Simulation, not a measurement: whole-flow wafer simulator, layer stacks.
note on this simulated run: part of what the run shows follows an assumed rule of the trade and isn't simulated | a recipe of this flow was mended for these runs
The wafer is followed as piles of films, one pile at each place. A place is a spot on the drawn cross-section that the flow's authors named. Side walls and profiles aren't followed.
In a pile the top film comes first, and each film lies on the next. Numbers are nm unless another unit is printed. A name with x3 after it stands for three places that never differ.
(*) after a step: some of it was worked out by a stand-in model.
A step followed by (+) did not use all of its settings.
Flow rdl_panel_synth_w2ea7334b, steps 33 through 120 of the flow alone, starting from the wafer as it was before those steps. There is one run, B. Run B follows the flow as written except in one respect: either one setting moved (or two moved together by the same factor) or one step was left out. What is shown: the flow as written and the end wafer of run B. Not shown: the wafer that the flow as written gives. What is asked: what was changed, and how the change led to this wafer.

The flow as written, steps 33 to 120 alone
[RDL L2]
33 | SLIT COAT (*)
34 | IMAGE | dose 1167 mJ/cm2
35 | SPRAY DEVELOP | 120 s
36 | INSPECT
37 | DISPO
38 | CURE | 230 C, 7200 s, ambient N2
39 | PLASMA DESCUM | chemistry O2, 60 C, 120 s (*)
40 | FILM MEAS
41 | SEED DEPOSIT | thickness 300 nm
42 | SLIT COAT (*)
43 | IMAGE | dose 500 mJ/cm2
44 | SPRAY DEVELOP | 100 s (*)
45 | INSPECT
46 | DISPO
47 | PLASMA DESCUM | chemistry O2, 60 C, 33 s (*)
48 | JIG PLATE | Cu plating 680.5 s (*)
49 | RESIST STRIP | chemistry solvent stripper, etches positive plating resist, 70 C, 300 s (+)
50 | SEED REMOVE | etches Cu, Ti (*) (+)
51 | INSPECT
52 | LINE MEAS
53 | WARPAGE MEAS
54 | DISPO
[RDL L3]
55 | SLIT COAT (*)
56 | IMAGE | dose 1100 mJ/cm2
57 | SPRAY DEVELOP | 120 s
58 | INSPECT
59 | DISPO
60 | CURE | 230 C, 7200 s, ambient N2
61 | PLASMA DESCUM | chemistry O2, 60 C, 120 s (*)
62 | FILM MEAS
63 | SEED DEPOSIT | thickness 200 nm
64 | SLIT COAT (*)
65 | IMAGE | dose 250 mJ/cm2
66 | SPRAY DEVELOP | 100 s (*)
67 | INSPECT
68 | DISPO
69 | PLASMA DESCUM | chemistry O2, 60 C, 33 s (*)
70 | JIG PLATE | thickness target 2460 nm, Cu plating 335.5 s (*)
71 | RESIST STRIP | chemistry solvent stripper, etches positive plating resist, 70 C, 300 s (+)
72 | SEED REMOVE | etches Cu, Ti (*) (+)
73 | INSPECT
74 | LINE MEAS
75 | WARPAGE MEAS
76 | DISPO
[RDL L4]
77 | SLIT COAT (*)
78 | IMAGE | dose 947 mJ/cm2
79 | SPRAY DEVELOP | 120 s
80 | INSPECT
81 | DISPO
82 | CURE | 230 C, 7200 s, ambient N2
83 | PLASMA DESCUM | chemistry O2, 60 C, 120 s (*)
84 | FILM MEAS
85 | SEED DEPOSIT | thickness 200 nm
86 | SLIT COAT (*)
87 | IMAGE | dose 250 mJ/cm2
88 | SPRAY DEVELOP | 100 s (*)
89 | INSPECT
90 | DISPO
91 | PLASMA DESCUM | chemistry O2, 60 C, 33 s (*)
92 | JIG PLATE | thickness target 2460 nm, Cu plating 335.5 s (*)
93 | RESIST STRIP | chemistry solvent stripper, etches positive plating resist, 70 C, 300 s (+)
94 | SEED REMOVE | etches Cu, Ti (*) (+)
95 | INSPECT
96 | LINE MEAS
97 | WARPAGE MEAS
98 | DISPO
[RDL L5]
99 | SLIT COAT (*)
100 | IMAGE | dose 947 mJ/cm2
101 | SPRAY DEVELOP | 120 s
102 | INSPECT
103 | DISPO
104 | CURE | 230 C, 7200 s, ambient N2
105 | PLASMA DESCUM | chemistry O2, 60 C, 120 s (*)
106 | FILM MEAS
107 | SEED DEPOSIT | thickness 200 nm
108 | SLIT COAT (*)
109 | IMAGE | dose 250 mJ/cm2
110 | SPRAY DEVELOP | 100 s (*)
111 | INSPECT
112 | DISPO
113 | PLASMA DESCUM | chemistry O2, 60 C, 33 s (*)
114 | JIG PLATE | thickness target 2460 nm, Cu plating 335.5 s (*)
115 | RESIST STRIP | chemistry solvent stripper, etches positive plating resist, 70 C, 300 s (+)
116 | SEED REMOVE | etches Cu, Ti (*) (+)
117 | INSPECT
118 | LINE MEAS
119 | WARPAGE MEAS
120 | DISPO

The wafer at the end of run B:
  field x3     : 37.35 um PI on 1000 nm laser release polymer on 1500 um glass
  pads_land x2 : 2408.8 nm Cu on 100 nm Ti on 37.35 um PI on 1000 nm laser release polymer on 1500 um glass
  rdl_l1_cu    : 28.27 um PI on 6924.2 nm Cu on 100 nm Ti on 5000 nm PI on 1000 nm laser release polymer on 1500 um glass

The reason: step 48, JIG PLATE: Cu plating 734.9 s was run, though the flow has Cu plating 680.5 s.

The path from the change to this, step by step:
  48 | JIG PLATE | Cu plating 680.5 s (*)
      rdl_l2_cu, rdl_l2_land, rdl_l2_via, rdl_l2_rim, rdl_l3_land, rdl_l3_via: Cu gains 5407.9 (it would be, as written: Cu gains 5007.5)
  55 | SLIT COAT (*)
      rdl_l3_cu, rdl_l3_space: PI gains 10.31 um (it would be, as written: PI gains 9998.1)
      rdl_l2_space: PI gains 10.91 um (it would be, as written: PI gains 10.58 um)
      (also at 3 further places)
  64 | SLIT COAT (*)
      rdl_l2_via: ILINE-POS-THICK-GRADE-A gains 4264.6 (new film) (it would be, as written: ILINE-POS-THICK-GRADE-A gains 4385.9 (new film))
  71 | RESIST STRIP | chemistry solvent stripper, etches positive plating resist, 70 C, 300 s (+)
      rdl_l2_via: ILINE-POS-THICK-GRADE-A loses 4234.9 (all of it) (it would be, as written: ILINE-POS-THICK-GRADE-A loses 4356.2 (all of it))
  77 | SLIT COAT (*)
      rdl_l3_via: PI gains 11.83 um (new film) (it would be, as written: PI gains 11.89 um (new film))
